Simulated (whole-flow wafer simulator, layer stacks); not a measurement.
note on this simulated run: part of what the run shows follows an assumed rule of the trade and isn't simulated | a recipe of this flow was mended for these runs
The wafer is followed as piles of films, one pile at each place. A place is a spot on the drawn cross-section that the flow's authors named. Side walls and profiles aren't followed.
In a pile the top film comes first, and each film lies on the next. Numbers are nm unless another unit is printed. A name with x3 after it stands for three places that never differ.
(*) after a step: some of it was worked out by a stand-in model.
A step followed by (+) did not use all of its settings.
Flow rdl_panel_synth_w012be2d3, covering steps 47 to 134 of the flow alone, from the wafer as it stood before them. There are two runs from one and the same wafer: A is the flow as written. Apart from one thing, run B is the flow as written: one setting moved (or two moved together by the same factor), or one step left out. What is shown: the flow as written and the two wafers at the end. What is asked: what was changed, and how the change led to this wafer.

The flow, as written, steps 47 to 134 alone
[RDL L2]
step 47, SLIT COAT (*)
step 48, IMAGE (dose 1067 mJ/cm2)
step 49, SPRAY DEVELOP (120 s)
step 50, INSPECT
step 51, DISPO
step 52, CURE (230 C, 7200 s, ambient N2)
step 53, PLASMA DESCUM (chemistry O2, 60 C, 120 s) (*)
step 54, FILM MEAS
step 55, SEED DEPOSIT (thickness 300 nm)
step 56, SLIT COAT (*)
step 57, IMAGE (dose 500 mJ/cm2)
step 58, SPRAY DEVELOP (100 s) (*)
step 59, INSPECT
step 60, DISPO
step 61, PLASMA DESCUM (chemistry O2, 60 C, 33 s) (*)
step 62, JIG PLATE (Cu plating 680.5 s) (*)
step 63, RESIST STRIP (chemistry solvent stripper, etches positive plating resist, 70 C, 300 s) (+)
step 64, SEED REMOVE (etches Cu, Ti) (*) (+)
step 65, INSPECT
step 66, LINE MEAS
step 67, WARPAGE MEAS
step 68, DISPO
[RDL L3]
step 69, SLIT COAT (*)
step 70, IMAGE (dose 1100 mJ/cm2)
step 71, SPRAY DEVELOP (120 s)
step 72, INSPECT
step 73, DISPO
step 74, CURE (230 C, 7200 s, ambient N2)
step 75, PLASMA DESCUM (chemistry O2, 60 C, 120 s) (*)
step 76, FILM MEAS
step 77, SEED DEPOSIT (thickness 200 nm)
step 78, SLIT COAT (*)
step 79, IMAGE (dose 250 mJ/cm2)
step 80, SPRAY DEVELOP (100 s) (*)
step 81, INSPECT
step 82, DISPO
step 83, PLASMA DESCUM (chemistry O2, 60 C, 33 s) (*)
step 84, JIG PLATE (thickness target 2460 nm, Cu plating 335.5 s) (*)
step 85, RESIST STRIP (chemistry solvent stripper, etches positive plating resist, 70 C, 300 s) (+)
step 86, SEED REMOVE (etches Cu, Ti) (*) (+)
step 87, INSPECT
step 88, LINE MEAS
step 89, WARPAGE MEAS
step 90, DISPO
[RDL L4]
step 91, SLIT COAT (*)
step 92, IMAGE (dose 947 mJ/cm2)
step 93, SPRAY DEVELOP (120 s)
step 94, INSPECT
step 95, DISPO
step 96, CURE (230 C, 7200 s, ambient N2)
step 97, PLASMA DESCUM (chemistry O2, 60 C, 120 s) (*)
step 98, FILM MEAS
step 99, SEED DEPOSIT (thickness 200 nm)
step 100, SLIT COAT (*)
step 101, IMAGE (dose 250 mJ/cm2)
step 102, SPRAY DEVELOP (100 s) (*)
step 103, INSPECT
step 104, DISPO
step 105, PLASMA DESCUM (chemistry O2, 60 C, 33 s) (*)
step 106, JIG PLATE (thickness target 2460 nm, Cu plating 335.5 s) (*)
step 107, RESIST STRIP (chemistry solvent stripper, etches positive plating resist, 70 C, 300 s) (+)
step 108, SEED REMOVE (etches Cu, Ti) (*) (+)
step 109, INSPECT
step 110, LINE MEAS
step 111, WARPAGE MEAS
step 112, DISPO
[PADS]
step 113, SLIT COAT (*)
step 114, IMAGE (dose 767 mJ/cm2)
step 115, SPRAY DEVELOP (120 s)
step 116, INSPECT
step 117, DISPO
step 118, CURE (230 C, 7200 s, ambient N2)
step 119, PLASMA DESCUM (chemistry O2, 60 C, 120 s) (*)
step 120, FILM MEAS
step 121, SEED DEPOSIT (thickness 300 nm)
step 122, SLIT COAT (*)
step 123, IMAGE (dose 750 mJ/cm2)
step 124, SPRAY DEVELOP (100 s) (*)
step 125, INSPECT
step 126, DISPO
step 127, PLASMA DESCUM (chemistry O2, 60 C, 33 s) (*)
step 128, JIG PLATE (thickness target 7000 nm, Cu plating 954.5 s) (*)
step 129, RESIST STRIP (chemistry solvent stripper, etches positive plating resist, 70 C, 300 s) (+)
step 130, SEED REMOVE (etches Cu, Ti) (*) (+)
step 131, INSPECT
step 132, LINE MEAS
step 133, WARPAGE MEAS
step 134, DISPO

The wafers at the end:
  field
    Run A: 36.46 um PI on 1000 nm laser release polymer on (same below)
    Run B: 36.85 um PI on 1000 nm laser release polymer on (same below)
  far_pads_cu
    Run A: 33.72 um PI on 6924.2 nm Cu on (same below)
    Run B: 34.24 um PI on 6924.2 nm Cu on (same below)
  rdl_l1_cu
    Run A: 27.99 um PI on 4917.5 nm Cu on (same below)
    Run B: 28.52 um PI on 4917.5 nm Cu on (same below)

What caused this: step 62, JIG PLATE: Cu plating 843.8 s was run, though the flow has Cu plating 680.5 s.

The path from the change to this, step by step:
  step 62, JIG PLATE (Cu plating 680.5 s) (*)
      rdl_l2_cu, rdl_l2_land, rdl_l2_via, rdl_l2_rim, rdl_l3_land, rdl_l3_via: A Cu gains 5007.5 | B Cu gains 6209.2
  step 69, SLIT COAT (*)
      rdl_l3_cu, rdl_l3_space: A PI gains 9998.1 | B PI gains 10.95 um
      rdl_l1_rim: A PI gains 9339.9 | B PI gains 10.41 um
      (and at 18 other places as well)
  step 78, SLIT COAT (*)
      rdl_l2_space: A ILINE-POS-THICK-GRADE-A gains 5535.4 (new film) | B ILINE-POS-THICK-GRADE-A gains 5716.7 (new film)
      rdl_l1_rim: A ILINE-POS-THICK-GRADE-A gains 5099.6 (new film) | B ILINE-POS-THICK-GRADE-A gains 5290.7 (new film)
      (and at 3 other places as well)
  step 80, SPRAY DEVELOP (100 s) (*)
      rdl_l3_land: A ILINE-POS-THICK-GRADE-A loses 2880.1 (all of it) | B ILINE-POS-THICK-GRADE-A loses 2817.5 (all of it)
  step 85, RESIST STRIP (chemistry solvent stripper, etches positive plating resist, 70 C, 300 s) (+)
      rdl_l2_space: A ILINE-POS-THICK-GRADE-A loses 5505.7 (all of it) | B ILINE-POS-THICK-GRADE-A loses 5687 (all of it)
      rdl_l1_rim: A ILINE-POS-THICK-GRADE-A loses 5069.9 (all of it) | B ILINE-POS-THICK-GRADE-A loses 5261 (all of it)
      (and at 2 other places as well)
  step 91, SLIT COAT (*)
      far_pads_cu: A PI gains 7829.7 | B PI gains 8052.1
      rdl_l1_cu: A PI gains 8062.8 | B PI gains 8329.7
      (and at 8 other places as well)
  step 100, SLIT COAT (*)
      rdl_l1_cu: A ILINE-POS-THICK-GRADE-A gains 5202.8 (new film) | B ILINE-POS-THICK-GRADE-A gains 5091.1 (new film)
      rdl_l1_space: A ILINE-POS-THICK-GRADE-A gains 5250.1 (new film) | B ILINE-POS-THICK-GRADE-A gains 5092.3 (new film)
      (and at 1 other place as well)
  step 107, RESIST STRIP (chemistry solvent stripper, etches positive plating resist, 70 C, 300 s) (+)
      rdl_l1_cu: A ILINE-POS-THICK-GRADE-A loses 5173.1 (all of it) | B ILINE-POS-THICK-GRADE-A loses 5061.4 (all of it)
      rdl_l1_space: A ILINE-POS-THICK-GRADE-A loses 5220.4 (all of it) | B ILINE-POS-THICK-GRADE-A loses 5062.6 (all of it)
      (and at 1 other place as well)
  step 113, SLIT COAT (*)
      rdl_l1_cu: A PI gains 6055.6 | B PI gains 5926.5
      rdl_l1_space: A PI gains 6102.4 | B PI gains 5939.2
      (and at 1 other place as well)
  step 122, SLIT COAT (*)
      rdl_l2_cu, rdl_l2_space: A ILINE-POS-THICK-GRADE-A gains 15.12 um (new film) | B ILINE-POS-THICK-GRADE-A gains 15.18 um (new film)
      rdl_l1_via: A ILINE-POS-THICK-GRADE-A gains 14.8 um (new film) | B ILINE-POS-THICK-GRADE-A gains 14.81 um (new film)
      (and at 6 other places as well)
  step 129, RESIST STRIP (chemistry solvent stripper, etches positive plating resist, 70 C, 300 s) (+)
      rdl_l2_cu, rdl_l2_space: A ILINE-POS-THICK-GRADE-A loses 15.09 um (all of it) | B ILINE-POS-THICK-GRADE-A loses 15.15 um (all of it)
      rdl_l1_via: A ILINE-POS-THICK-GRADE-A loses 14.77 um (all of it) | B ILINE-POS-THICK-GRADE-A loses 14.78 um (all of it)
      (and at 6 other places as well)
